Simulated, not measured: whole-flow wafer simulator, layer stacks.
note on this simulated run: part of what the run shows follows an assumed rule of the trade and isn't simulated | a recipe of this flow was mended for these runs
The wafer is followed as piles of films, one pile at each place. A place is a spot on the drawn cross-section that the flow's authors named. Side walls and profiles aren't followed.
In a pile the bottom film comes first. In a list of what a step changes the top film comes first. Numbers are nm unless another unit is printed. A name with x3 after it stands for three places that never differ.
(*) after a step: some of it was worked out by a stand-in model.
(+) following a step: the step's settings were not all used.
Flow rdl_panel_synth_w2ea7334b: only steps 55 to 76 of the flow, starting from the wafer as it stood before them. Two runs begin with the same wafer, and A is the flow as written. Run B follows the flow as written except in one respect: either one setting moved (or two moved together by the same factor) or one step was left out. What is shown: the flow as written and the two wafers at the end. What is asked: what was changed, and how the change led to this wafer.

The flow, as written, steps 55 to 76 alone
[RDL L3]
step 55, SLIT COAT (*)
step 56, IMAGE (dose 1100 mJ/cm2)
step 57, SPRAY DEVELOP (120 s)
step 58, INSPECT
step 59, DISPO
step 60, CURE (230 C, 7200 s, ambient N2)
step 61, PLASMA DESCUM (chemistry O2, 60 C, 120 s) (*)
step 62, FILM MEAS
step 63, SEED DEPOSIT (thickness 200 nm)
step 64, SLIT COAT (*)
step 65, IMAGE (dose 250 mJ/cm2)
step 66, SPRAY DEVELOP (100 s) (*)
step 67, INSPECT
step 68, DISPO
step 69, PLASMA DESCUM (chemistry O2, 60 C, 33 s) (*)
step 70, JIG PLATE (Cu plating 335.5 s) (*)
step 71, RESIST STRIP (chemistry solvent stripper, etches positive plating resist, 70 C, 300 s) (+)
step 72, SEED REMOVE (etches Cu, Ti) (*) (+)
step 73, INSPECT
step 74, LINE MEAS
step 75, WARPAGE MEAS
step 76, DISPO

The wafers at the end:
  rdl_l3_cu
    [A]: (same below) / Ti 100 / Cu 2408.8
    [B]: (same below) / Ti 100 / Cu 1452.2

Cause: step 70, JIG PLATE: Cu plating 205.5 s was run, though the flow has Cu plating 335.5 s.

How this came from the change, step by step:
  step 70, JIG PLATE (Cu plating 335.5 s) (*)
      rdl_l3_cu, rdl_l3_land, rdl_l3_via, rdl_l4_land x2: A +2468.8 Cu | B +1512.2 Cu
